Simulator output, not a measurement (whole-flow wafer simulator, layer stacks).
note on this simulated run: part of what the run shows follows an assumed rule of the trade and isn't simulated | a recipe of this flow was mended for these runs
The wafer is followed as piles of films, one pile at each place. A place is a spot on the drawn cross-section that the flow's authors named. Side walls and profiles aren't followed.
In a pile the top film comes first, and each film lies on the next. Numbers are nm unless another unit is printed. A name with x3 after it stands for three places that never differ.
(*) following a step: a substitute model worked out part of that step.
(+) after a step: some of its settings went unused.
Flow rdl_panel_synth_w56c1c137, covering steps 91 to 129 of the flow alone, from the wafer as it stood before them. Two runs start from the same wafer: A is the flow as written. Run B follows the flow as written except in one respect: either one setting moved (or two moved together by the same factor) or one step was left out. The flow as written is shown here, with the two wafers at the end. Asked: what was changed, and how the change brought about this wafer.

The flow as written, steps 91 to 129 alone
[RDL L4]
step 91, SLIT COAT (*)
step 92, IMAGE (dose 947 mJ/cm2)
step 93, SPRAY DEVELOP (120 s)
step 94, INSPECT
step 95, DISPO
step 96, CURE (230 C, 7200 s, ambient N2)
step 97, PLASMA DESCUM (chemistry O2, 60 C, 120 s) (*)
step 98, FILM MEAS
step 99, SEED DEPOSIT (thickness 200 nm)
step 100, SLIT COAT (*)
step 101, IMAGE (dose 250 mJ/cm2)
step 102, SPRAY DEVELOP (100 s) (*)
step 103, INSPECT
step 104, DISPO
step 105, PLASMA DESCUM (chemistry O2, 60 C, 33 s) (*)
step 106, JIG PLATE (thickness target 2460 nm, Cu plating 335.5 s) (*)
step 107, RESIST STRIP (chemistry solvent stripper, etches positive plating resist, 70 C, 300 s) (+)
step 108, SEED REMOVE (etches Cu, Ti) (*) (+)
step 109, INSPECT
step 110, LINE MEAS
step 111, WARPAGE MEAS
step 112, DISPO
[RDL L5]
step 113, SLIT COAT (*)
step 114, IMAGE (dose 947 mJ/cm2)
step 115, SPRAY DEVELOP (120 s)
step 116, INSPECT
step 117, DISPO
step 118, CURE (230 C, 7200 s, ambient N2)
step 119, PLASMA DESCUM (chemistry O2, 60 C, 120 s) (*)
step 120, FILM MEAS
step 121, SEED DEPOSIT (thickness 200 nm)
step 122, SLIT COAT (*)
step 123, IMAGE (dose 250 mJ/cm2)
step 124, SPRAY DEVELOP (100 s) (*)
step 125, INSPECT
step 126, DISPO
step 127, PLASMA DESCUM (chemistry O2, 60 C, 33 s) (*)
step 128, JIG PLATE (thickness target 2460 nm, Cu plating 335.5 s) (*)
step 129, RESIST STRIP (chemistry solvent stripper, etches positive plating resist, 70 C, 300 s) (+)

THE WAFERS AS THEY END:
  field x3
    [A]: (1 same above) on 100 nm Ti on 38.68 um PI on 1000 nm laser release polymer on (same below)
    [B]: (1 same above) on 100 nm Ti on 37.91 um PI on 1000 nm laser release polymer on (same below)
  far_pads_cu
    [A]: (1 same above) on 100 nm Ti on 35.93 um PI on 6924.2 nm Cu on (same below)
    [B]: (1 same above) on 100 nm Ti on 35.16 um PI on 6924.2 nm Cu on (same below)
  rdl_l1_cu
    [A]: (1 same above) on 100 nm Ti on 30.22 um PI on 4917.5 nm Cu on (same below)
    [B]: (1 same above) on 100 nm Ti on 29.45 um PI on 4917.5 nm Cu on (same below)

Cause: step 106, JIG PLATE: Cu plating 178.8 s was run, whereas the flow has Cu plating 335.5 s.

Step by step, how the change led to this:
  step 106, JIG PLATE (thickness target 2460 nm, Cu plating 335.5 s) (*)
      rdl_l4_cu, rdl_l4_land, rdl_l4_via, rdl_l5_land, rdl_l5_via: A +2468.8 Cu | B +1315.7 Cu
  step 113, SLIT COAT (*)
      field x3, pads_land x2: A +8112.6 PI | B +7340.3 PI
      far_pads_cu: A +8058.6 PI | B +7287.7 PI
      (and at 19 other places as well)
  step 122, SLIT COAT (*)
      rdl_l4_cu: A +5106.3 ILINE-POS-THICK-GRADE-A (new film) | B +4901 ILINE-POS-THICK-GRADE-A (new film)
      rdl_l4_land: A +4913.1 ILINE-POS-THICK-GRADE-A (new film) | B +5155.2 ILINE-POS-THICK-GRADE-A (new film)
      (and at 2 other places as well)
  step 124, SPRAY DEVELOP (100 s) (*)
      rdl_l5_land: A -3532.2 ILINE-POS-THICK-GRADE-A (all of it) | B -3652.7 ILINE-POS-THICK-GRADE-A (all of it)
  step 129, RESIST STRIP (chemistry solvent stripper, etches positive plating resist, 70 C, 300 s) (+)
      rdl_l4_cu: A -5076.6 ILINE-POS-THICK-GRADE-A (all of it) | B -4871.3 ILINE-POS-THICK-GRADE-A (all of it)
      rdl_l4_land: A -4883.4 ILINE-POS-THICK-GRADE-A (all of it) | B -5125.5 ILINE-POS-THICK-GRADE-A (all of it)
      (and at 1 other place as well)
